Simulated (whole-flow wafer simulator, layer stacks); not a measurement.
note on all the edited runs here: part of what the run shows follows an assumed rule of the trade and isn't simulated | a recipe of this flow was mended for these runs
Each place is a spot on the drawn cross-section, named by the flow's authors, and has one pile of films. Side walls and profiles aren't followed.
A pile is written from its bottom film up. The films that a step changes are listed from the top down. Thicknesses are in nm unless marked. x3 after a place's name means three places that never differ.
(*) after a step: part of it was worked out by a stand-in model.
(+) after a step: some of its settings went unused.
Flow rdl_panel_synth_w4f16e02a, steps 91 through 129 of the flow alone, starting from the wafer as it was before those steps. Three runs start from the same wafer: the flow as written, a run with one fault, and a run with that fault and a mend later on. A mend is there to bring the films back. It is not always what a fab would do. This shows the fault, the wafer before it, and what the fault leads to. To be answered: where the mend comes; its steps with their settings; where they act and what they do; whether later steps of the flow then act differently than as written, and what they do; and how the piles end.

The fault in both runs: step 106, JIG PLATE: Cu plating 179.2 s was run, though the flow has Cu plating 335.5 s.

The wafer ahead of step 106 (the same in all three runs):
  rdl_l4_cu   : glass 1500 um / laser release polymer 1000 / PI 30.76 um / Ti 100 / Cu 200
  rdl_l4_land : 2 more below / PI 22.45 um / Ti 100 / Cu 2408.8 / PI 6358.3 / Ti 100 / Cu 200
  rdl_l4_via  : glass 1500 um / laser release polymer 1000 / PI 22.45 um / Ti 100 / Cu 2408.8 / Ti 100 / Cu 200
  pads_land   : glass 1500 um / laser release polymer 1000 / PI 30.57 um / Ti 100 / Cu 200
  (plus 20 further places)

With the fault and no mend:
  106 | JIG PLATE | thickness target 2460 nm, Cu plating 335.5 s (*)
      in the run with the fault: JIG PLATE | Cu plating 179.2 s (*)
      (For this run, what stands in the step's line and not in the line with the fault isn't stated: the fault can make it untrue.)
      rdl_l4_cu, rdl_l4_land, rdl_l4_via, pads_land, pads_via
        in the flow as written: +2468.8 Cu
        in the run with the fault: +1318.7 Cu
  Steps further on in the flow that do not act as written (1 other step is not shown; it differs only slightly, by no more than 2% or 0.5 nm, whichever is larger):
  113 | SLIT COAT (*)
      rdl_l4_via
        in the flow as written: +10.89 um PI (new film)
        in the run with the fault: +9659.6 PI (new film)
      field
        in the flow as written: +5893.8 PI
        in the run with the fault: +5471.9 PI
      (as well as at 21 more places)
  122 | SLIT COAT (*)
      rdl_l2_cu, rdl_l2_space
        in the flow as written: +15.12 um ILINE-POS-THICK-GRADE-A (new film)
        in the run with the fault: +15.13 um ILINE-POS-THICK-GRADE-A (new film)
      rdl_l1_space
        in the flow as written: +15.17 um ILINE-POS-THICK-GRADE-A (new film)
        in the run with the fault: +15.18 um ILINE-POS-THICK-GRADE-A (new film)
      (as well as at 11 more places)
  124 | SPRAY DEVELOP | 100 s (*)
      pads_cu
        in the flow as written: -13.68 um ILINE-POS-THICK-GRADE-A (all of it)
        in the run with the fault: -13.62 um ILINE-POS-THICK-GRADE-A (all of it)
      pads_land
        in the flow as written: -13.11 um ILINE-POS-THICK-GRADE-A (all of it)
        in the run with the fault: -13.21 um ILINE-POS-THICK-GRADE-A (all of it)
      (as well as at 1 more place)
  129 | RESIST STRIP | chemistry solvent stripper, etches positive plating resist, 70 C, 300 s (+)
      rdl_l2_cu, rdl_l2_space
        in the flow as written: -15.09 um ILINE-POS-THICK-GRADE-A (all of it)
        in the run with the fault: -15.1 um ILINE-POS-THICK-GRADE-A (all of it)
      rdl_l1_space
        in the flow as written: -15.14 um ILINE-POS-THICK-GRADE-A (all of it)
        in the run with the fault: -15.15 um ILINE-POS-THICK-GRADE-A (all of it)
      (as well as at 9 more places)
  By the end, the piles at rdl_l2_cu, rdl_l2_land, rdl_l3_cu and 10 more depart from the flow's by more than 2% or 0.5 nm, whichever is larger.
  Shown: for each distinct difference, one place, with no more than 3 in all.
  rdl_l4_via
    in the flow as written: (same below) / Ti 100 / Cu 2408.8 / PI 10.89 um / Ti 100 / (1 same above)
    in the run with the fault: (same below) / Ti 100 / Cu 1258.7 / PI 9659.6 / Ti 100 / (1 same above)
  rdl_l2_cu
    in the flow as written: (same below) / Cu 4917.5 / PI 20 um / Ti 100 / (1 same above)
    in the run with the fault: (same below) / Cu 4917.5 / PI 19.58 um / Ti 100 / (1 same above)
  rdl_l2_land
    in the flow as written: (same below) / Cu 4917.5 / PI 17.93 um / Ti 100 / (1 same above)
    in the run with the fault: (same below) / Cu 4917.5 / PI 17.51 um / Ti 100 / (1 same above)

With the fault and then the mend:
  The mend stands after step 106.
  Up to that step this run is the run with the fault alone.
  106a | JIG PLATE | Cu plating 156.3 s (*) (a further turn of the flow's step 106, with different settings)
      rdl_l4_cu, rdl_l4_land, rdl_l4_via, pads_land, pads_via
        +1150.2 Cu
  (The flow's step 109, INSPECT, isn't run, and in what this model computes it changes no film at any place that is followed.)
  None of the later steps of the flow acts differently than as written at any place that is followed.
  By the end, the piles equal the flow's at every place that both follow.
